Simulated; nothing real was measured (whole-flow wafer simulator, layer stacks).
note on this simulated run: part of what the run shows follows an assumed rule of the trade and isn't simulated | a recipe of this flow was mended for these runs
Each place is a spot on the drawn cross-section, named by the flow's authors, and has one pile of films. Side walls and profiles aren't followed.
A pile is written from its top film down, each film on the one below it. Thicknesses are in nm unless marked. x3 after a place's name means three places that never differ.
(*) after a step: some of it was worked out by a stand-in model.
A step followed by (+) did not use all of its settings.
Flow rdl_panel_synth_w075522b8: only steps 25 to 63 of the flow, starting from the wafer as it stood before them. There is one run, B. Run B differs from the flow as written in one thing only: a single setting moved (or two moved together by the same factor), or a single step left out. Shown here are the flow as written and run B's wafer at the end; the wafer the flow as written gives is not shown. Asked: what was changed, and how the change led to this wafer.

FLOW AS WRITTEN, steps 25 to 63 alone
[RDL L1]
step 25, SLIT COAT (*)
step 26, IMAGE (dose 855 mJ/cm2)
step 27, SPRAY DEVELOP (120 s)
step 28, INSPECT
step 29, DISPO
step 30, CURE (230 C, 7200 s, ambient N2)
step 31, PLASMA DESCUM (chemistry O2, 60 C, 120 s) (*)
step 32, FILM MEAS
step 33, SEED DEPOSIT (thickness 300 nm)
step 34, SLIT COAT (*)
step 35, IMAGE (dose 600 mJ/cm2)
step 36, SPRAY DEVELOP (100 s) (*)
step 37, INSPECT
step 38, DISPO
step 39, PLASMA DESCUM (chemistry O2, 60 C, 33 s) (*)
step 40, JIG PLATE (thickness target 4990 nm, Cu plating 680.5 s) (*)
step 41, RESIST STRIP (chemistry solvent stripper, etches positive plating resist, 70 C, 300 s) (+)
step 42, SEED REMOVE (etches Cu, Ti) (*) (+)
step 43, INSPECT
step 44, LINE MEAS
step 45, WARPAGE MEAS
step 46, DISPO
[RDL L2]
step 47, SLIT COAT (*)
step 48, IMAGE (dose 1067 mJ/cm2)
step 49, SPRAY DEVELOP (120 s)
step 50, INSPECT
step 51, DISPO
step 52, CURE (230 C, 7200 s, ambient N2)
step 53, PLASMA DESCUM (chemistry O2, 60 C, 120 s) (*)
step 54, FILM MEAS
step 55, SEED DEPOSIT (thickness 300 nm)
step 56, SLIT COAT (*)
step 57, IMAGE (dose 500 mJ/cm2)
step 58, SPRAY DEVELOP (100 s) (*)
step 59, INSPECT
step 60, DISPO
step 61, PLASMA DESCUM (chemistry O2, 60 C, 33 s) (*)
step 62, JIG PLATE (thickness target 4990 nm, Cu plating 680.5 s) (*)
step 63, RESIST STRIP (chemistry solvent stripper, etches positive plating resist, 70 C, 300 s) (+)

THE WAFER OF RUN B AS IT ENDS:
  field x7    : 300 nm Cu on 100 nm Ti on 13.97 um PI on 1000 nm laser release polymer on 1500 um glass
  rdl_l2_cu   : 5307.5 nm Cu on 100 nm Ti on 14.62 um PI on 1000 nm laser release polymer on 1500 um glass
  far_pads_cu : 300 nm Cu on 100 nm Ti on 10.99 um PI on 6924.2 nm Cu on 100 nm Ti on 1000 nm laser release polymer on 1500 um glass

Cause: step 40, JIG PLATE: Cu plating 347.1 s was run, though the flow has Cu plating 680.5 s.

Step by step, how the change led to this:
  step 40, JIG PLATE (thickness target 4990 nm, Cu plating 680.5 s) (*)
      rdl_l1_cu, rdl_l1_land, rdl_l1_via, rdl_l1_rim, rdl_l2_land, rdl_l2_via: Cu gains 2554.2 (as written it would have been: Cu gains 5007.5)
  step 47, SLIT COAT (*)
      field x7, rdl_l2_rim x3: PI gains 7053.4 (as written it would have been: PI gains 7600.9)
      rdl_l2_cu, rdl_l2_space: PI gains 7705.7 (as written it would have been: PI gains 8899.9)
      (and at 5 other places as well)
  step 56, SLIT COAT (*)
      rdl_l1_via: ILINE-POS-THICK-GRADE-A gains 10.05 um (new film) (as written it would have been: ILINE-POS-THICK-GRADE-A gains 9582.7 (new film))
      rdl_l2_cu, rdl_l2_space: ILINE-POS-THICK-GRADE-A gains 9561.8 (new film) (as written it would have been: ILINE-POS-THICK-GRADE-A gains 9884.2 (new film))
      (and at 7 other places as well)
  step 58, SPRAY DEVELOP (100 s) (*)
      rdl_l2_cu: ILINE-POS-THICK-GRADE-A loses 9561.8 (all of it) (as written it would have been: ILINE-POS-THICK-GRADE-A loses 9884.2 (all of it))
      rdl_l2_land: ILINE-POS-THICK-GRADE-A loses 7783.1 (all of it) (as written it would have been: ILINE-POS-THICK-GRADE-A loses 7416.3 (all of it))
      (and at 1 other place as well)
  step 63, RESIST STRIP (chemistry solvent stripper, etches positive plating resist, 70 C, 300 s) (+)
      rdl_l1_via: ILINE-POS-THICK-GRADE-A loses 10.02 um (all of it) (as written it would have been: ILINE-POS-THICK-GRADE-A loses 9553 (all of it))
      far_pads_cu: ILINE-POS-THICK-GRADE-A loses 9582.6 (all of it) (as written it would have been: ILINE-POS-THICK-GRADE-A loses 9903.4 (all of it))
      (and at 5 other places as well)
